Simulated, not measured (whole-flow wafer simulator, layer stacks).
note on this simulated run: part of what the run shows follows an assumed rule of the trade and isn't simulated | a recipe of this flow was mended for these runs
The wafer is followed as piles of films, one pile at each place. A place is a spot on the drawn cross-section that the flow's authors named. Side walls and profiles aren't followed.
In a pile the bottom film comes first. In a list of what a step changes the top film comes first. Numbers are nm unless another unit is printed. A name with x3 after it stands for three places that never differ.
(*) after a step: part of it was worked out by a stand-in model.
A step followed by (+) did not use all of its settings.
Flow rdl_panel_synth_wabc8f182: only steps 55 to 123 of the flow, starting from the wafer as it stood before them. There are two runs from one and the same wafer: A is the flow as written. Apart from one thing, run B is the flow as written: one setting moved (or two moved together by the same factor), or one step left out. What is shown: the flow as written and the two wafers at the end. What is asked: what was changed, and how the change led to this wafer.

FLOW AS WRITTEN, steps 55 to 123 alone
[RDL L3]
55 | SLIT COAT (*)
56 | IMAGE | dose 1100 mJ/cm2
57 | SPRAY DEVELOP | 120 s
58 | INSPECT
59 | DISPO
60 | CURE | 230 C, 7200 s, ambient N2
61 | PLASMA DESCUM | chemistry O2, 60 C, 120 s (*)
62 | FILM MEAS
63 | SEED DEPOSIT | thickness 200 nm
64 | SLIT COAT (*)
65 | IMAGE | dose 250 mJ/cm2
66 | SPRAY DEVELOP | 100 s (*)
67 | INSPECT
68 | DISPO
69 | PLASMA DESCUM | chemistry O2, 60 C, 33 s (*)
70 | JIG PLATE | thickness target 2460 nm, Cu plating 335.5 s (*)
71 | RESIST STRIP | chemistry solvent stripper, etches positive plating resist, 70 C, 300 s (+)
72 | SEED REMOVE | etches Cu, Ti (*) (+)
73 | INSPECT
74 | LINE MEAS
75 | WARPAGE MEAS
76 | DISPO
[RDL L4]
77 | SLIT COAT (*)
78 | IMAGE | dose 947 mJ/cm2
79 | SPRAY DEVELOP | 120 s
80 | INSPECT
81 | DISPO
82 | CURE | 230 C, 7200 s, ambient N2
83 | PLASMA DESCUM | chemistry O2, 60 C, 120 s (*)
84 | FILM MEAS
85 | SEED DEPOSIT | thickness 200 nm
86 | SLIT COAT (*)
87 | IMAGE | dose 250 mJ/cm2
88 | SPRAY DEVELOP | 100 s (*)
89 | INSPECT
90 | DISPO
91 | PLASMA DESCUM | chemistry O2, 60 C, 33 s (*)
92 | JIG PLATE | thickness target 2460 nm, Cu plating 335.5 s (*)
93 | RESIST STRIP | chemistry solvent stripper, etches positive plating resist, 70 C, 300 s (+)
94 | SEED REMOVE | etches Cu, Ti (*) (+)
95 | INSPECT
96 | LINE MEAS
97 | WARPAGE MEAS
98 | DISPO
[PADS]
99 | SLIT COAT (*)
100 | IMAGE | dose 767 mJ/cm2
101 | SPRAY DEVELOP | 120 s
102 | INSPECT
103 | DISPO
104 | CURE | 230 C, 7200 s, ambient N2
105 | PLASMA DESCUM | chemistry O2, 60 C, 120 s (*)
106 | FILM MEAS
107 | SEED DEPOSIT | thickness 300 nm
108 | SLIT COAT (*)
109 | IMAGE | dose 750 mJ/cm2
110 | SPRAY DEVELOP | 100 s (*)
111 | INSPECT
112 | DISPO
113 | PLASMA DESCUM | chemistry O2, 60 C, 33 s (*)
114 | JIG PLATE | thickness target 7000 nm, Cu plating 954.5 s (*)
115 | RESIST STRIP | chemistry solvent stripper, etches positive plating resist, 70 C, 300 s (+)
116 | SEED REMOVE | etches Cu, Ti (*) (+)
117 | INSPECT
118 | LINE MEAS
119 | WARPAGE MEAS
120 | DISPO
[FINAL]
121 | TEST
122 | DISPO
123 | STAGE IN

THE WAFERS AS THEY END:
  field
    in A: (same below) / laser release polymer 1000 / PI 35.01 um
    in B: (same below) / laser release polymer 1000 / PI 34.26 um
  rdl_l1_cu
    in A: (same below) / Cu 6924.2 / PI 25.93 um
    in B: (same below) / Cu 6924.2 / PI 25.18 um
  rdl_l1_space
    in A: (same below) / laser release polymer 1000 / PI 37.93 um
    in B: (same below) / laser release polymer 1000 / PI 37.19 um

Cause: step 70, JIG PLATE: Cu plating 184.5 s was run, whereas the flow has Cu plating 335.5 s.

Step by step, how the change led to this:
  70 | JIG PLATE | thickness target 2460 nm, Cu plating 335.5 s (*)
      rdl_l3_cu, rdl_l3_land, rdl_l3_via, rdl_l4_land, rdl_l4_via: A +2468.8 Cu | B +1357.7 Cu
  77 | SLIT COAT (*)
      field, pads_cu, pads_space, pads_land, pads_via: A +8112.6 PI | B +7367.5 PI
      rdl_l1_cu: A +7979.2 PI | B +7238 PI
      (as well as at 13 more places)
  86 | SLIT COAT (*)
      rdl_l3_land: A +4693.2 ILINE-POS-THICK-GRADE-A (new film) | B +5015.2 ILINE-POS-THICK-GRADE-A (new film)
      rdl_l3_via: A +4627.8 ILINE-POS-THICK-GRADE-A (new film) | B +5070.9 ILINE-POS-THICK-GRADE-A (new film)
      (as well as at 1 more place)
  88 | SPRAY DEVELOP | 100 s (*)
      rdl_l4_land: A -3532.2 ILINE-POS-THICK-GRADE-A (all of it) | B -3647.8 ILINE-POS-THICK-GRADE-A (all of it)
  93 | RESIST STRIP | chemistry solvent stripper, etches positive plating resist, 70 C, 300 s (+)
      rdl_l3_land: A -4663.5 ILINE-POS-THICK-GRADE-A (all of it) | B -4985.5 ILINE-POS-THICK-GRADE-A (all of it)
      rdl_l3_via: A -4598.1 ILINE-POS-THICK-GRADE-A (all of it) | B -5041.2 ILINE-POS-THICK-GRADE-A (all of it)
  99 | SLIT COAT (*)
      rdl_l3_land: A +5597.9 PI | B +5906.6 PI
      rdl_l3_via: A +5534.5 PI | B +5962.6 PI
      (as well as at 1 more place)
  108 | SLIT COAT (*)
      rdl_l1_space: A +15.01 um ILINE-POS-THICK-GRADE-A (new film) | B +15.02 um ILINE-POS-THICK-GRADE-A (new film)
      rdl_l3_cu: A +15.04 um ILINE-POS-THICK-GRADE-A (new film) | B +15 um ILINE-POS-THICK-GRADE-A (new film)
      (as well as at 8 more places)
  115 | RESIST STRIP | chemistry solvent stripper, etches positive plating resist, 70 C, 300 s (+)
      rdl_l1_space: A -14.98 um ILINE-POS-THICK-GRADE-A (all of it) | B -14.99 um ILINE-POS-THICK-GRADE-A (all of it)
      rdl_l3_cu: A -15.01 um ILINE-POS-THICK-GRADE-A (all of it) | B -14.97 um ILINE-POS-THICK-GRADE-A (all of it)
      (as well as at 8 more places)
